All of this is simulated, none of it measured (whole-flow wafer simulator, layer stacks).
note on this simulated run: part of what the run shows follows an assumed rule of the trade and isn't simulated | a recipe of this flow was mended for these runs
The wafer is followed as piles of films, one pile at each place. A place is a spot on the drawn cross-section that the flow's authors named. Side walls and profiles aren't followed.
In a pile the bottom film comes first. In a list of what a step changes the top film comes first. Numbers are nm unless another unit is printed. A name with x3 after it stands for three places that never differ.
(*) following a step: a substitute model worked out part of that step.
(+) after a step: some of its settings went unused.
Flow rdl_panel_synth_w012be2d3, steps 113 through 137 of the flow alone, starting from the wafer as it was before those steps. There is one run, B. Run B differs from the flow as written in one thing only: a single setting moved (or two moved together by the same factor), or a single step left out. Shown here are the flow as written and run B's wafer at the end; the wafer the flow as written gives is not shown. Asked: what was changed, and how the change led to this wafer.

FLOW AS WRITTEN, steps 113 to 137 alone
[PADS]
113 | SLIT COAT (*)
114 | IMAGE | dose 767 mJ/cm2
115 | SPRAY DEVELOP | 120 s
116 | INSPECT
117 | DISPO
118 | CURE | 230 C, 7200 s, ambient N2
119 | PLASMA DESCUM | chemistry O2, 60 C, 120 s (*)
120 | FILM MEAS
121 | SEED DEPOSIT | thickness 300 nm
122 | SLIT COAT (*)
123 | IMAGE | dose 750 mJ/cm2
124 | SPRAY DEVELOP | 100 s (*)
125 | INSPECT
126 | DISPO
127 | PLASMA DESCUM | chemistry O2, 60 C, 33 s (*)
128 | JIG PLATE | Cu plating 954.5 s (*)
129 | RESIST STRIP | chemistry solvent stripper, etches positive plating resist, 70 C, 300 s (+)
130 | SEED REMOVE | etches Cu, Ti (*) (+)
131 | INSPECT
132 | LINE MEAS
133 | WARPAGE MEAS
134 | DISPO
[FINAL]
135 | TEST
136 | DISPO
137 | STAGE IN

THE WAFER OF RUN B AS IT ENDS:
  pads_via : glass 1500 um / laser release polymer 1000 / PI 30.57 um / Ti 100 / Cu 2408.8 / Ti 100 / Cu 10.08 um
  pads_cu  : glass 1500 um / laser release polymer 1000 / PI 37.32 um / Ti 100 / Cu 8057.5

What caused this: step 128, JIG PLATE: Cu plating 1107 s was run, though the flow has Cu plating 954.5 s.

How this came from the change, step by step:
  128 | JIG PLATE | Cu plating 954.5 s (*)
      pads_via: +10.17 um Cu (it would be, as written: +8307.4 Cu)
      pads_cu, pads_land: +8147.5 Cu (it would be, as written: +7023.8 Cu)
